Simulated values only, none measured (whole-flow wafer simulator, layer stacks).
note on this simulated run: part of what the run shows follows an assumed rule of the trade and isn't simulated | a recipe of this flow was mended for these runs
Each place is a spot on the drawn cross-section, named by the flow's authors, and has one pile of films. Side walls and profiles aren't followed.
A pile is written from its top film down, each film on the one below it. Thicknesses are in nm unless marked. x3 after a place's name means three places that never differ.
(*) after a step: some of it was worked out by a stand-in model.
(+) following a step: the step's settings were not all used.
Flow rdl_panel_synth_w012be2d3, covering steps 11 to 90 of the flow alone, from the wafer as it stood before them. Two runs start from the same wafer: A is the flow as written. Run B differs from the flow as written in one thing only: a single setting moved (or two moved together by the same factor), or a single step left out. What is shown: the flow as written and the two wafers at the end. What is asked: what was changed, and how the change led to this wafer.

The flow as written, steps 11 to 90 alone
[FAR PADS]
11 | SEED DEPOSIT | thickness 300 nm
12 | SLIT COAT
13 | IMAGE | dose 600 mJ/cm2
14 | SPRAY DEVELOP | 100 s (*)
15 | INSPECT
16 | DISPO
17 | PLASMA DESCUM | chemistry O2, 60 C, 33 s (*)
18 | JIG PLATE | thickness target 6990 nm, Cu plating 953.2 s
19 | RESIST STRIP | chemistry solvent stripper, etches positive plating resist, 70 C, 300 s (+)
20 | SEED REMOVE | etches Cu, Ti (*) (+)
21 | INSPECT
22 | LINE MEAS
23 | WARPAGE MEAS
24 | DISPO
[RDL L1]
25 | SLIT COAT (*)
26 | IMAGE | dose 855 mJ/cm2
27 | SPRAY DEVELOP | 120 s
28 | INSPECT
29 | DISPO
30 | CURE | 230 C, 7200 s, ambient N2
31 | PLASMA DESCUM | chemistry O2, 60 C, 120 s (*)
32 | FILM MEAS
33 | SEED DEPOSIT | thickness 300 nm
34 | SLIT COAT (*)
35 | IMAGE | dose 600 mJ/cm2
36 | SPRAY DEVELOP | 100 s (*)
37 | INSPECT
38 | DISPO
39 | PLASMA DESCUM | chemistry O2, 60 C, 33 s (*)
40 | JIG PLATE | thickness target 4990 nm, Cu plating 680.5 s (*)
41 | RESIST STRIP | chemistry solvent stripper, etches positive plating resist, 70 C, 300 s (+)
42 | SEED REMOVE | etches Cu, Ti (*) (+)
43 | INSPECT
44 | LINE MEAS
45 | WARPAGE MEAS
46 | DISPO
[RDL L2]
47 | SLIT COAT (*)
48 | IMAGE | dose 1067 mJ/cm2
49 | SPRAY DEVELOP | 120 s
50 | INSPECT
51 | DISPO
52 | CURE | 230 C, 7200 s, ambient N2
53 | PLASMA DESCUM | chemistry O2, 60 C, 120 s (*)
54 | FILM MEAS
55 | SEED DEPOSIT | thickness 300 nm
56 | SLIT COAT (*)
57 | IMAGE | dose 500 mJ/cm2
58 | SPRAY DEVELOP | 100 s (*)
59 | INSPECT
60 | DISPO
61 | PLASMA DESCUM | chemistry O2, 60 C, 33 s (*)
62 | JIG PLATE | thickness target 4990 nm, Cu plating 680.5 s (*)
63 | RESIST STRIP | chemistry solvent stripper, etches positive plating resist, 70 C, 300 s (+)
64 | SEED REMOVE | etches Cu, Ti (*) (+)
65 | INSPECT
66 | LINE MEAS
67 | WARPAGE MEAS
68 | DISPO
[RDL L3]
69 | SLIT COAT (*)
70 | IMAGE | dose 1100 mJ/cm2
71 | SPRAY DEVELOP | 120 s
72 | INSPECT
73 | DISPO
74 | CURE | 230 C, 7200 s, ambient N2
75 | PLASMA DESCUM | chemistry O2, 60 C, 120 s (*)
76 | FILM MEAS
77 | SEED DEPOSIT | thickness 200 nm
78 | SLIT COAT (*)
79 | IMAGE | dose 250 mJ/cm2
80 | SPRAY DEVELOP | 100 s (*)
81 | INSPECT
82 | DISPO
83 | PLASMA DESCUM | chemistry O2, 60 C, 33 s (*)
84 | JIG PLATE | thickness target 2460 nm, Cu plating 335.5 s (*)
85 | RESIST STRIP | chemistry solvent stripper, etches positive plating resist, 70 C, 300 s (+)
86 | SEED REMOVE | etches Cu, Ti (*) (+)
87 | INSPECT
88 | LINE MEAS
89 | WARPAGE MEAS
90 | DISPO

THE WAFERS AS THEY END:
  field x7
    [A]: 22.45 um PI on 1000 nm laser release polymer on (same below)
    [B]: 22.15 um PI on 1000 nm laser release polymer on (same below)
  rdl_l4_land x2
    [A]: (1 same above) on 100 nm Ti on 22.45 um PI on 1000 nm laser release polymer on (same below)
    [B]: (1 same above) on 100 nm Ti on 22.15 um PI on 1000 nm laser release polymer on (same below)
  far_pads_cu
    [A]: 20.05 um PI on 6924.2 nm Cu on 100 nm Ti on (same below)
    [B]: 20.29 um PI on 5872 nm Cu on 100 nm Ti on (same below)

Cause: step 18, JIG PLATE: Cu plating 810.2 s was run, though the flow has Cu plating 953.2 s.

How this came from the change, step by step:
  18 | JIG PLATE | thickness target 6990 nm, Cu plating 953.2 s
      far_pads_cu, rdl_l1_land, rdl_l1_via: A +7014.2 Cu | B +5962 Cu
  25 | SLIT COAT (*)
      field x7, rdl_l2_cu, rdl_l2_space and 10 more: A +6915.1 PI (new film) | B +6608.5 PI (new film)
      rdl_l1_cu: A +7354.5 PI (new film) | B +6981.7 PI (new film)
      (and at 1 other place as well)
  34 | SLIT COAT (*)
      rdl_l1_land: A +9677 ILINE-POS-THICK-GRADE-A (new film) | B +10.04 um ILINE-POS-THICK-GRADE-A (new film)
      far_pads_cu: A +10.3 um ILINE-POS-THICK-GRADE-A (new film) | B +10.68 um ILINE-POS-THICK-GRADE-A (new film)
      (and at 3 other places as well)
  36 | SPRAY DEVELOP | 100 s (*)
      rdl_l1_land: A -9677 ILINE-POS-THICK-GRADE-A (all of it) | B -10.04 um ILINE-POS-THICK-GRADE-A (all of it)
      rdl_l1_cu: A -12.38 um ILINE-POS-THICK-GRADE-A (all of it) | B -12.66 um ILINE-POS-THICK-GRADE-A (all of it)
      (and at 1 other place as well)
  41 | RESIST STRIP | chemistry solvent stripper, etches positive plating resist, 70 C, 300 s (+)
      far_pads_cu: A -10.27 um ILINE-POS-THICK-GRADE-A (all of it) | B -10.65 um ILINE-POS-THICK-GRADE-A (all of it)
      rdl_l1_space: A -12.36 um ILINE-POS-THICK-GRADE-A (all of it) | B -12.67 um ILINE-POS-THICK-GRADE-A (all of it)
  47 | SLIT COAT (*)
      rdl_l1_cu: A +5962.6 PI (new film) | B +5812.6 PI (new film)
      rdl_l1_space: A +9924.5 PI | B +9688.7 PI
      (and at 1 other place as well)
  56 | SLIT COAT (*)
      rdl_l1_cu: A +10.04 um ILINE-POS-THICK-GRADE-A (new film) | B +9905.6 ILINE-POS-THICK-GRADE-A (new film)
      rdl_l1_space: A +11.02 um ILINE-POS-THICK-GRADE-A (new film) | B +10.95 um ILINE-POS-THICK-GRADE-A (new film)
  63 | RESIST STRIP | chemistry solvent stripper, etches positive plating resist, 70 C, 300 s (+)
      rdl_l1_cu: A -10.01 um ILINE-POS-THICK-GRADE-A (all of it) | B -9875.9 ILINE-POS-THICK-GRADE-A (all of it)
      rdl_l1_space: A -10.99 um ILINE-POS-THICK-GRADE-A (all of it) | B -10.92 um ILINE-POS-THICK-GRADE-A (all of it)
